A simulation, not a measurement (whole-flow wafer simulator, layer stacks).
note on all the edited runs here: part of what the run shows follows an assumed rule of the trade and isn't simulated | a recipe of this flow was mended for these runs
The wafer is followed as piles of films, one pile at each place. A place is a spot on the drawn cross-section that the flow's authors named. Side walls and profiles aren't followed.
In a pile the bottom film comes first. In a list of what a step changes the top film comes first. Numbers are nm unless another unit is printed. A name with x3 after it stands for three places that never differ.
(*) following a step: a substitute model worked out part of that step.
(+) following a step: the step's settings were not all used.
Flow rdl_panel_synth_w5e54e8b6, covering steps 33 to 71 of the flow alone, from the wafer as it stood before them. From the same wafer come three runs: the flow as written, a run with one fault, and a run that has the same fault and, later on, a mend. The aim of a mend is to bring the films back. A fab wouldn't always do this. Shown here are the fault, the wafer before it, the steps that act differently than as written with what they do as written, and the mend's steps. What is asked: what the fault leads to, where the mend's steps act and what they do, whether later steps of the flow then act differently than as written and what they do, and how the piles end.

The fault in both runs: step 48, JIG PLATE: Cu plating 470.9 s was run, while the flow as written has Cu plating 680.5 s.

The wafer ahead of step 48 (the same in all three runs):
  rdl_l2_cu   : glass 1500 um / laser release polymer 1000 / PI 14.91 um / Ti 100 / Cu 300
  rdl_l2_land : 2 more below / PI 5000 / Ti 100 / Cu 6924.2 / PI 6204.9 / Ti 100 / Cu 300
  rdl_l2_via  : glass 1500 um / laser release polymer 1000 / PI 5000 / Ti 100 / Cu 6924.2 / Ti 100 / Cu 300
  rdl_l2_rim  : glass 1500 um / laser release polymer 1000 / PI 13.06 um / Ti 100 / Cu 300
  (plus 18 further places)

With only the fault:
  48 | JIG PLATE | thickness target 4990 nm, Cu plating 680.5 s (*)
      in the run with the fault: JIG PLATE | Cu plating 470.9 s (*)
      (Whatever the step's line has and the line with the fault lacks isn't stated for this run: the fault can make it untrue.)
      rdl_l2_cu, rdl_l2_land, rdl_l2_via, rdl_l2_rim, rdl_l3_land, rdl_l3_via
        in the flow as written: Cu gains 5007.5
        in the run with the fault: Cu gains 3465.2
  Steps further on in the flow that do not act as written:
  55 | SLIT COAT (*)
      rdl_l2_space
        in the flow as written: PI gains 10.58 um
        in the run with the fault: PI gains 9330.6
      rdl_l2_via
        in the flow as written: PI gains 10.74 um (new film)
        in the run with the fault: PI gains 9916.7 (new film)
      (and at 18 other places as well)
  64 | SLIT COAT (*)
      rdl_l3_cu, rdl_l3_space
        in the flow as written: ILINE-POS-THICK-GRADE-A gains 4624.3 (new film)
        in the run with the fault: ILINE-POS-THICK-GRADE-A gains 4516.9 (new film)
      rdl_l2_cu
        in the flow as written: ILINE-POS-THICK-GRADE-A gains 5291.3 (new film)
        in the run with the fault: ILINE-POS-THICK-GRADE-A gains 5179.2 (new film)
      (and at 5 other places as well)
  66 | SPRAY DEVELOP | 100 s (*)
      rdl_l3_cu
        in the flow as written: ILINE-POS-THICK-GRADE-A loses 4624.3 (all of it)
        in the run with the fault: ILINE-POS-THICK-GRADE-A loses 4516.9 (all of it)
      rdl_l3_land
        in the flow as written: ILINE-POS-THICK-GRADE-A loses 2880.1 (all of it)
        in the run with the fault: ILINE-POS-THICK-GRADE-A loses 2979.9 (all of it)
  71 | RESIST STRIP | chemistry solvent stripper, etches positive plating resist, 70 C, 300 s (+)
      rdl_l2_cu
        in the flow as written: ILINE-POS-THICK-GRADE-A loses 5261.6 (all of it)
        in the run with the fault: ILINE-POS-THICK-GRADE-A loses 5149.5 (all of it)
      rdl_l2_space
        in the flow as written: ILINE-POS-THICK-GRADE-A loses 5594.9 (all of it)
        in the run with the fault: ILINE-POS-THICK-GRADE-A loses 5392.5 (all of it)
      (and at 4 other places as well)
  The piles end different from the flow's at field x7, rdl_l1_cu, rdl_l1_space and 13 more by more than 2% or 0.5 nm, whichever is larger.
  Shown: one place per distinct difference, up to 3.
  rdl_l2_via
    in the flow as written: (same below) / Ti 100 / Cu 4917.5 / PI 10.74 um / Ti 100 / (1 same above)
    in the run with the fault: (same below) / Ti 100 / Cu 3375.2 / PI 9916.7 / Ti 100 / (1 same above)
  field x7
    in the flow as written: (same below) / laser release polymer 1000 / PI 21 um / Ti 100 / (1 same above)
    in the run with the fault: (same below) / laser release polymer 1000 / PI 20.52 um / Ti 100 / (1 same above)
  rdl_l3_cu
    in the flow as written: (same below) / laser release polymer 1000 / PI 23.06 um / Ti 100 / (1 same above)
    in the run with the fault: (same below) / laser release polymer 1000 / PI 21.91 um / Ti 100 / (1 same above)

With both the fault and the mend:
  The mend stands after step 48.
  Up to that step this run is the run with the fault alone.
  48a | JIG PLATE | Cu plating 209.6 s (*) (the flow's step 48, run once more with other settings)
      rdl_l2_cu, rdl_l2_land, rdl_l2_via, rdl_l2_rim, rdl_l3_land, rdl_l3_via
        Cu gains 1542.4
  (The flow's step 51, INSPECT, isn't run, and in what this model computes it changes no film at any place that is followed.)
  None of the later steps of the flow acts differently than as written at any place that is followed.
  By the end, the piles equal the flow's at every place that both follow.
